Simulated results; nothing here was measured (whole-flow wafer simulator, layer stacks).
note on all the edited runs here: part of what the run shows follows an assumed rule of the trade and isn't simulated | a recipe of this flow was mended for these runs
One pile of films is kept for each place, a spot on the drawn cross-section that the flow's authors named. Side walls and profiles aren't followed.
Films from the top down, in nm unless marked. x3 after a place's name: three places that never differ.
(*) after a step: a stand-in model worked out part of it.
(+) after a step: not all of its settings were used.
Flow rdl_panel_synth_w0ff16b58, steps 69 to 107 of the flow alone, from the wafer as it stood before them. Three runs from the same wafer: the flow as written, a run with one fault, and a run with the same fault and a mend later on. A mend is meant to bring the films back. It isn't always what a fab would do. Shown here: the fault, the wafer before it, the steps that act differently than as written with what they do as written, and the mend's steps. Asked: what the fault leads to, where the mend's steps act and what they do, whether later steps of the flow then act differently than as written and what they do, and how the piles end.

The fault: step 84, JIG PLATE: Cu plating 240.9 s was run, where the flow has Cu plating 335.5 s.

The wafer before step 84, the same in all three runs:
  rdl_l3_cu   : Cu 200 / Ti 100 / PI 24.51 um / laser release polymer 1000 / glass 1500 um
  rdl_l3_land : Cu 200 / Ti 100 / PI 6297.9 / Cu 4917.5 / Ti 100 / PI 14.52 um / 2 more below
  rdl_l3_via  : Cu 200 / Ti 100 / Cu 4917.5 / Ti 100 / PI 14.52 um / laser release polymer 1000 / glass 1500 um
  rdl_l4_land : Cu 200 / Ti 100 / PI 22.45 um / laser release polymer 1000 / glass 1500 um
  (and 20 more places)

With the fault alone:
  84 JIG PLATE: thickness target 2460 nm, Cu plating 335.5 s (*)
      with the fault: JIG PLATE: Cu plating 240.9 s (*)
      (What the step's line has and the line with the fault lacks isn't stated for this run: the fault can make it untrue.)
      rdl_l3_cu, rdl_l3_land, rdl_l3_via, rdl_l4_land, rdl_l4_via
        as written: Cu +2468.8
        with the fault: Cu +1772.7
  Later steps of the flow that act differently than as written (1 more step differs only slightly, by at most 2% or 0.5 nm, whichever is larger, and isn't shown):
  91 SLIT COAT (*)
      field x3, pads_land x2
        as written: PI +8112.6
        with the fault: PI +7640.2
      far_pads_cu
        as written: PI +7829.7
        with the fault: PI +7362.1
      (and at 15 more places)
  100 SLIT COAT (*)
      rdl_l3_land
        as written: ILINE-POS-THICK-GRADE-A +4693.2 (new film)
        with the fault: ILINE-POS-THICK-GRADE-A +4901.1 (new film)
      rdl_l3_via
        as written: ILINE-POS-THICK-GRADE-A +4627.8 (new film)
        with the fault: ILINE-POS-THICK-GRADE-A +4904.8 (new film)
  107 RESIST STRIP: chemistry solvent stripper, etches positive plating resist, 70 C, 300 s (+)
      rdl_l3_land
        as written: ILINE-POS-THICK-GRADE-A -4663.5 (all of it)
        with the fault: ILINE-POS-THICK-GRADE-A -4871.4 (all of it)
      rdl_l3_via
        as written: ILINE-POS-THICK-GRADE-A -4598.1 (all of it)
        with the fault: ILINE-POS-THICK-GRADE-A -4875.1 (all of it)
  At the end the piles differ from the flow's by more than 2% or 0.5 nm, whichever is larger, at rdl_l1_cu, rdl_l1_land, rdl_l2_cu and 10 more.
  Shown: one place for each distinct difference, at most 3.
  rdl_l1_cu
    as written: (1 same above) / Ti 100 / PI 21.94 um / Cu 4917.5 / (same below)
    with the fault: (1 same above) / Ti 100 / PI 21.47 um / Cu 4917.5 / (same below)
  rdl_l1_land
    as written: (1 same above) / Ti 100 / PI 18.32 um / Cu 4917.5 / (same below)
    with the fault: (1 same above) / Ti 100 / PI 17.86 um / Cu 4917.5 / (same below)
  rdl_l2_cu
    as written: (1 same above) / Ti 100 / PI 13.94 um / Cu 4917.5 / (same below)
    with the fault: (1 same above) / Ti 100 / PI 13.47 um / Cu 4917.5 / (same below)

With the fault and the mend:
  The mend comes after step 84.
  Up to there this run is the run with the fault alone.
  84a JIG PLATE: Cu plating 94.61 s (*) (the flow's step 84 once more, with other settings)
      rdl_l3_cu, rdl_l3_land, rdl_l3_via, rdl_l4_land, rdl_l4_via
        Cu +696.2
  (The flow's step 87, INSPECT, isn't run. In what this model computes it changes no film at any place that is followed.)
  No later step of the flow acts differently than as written, at any place that is followed, by more than 2% or 0.5 nm, whichever is larger.
  At the end the piles differ from the flow's only slightly at the places that both follow, by at most 2% or 0.5 nm, whichever is larger.
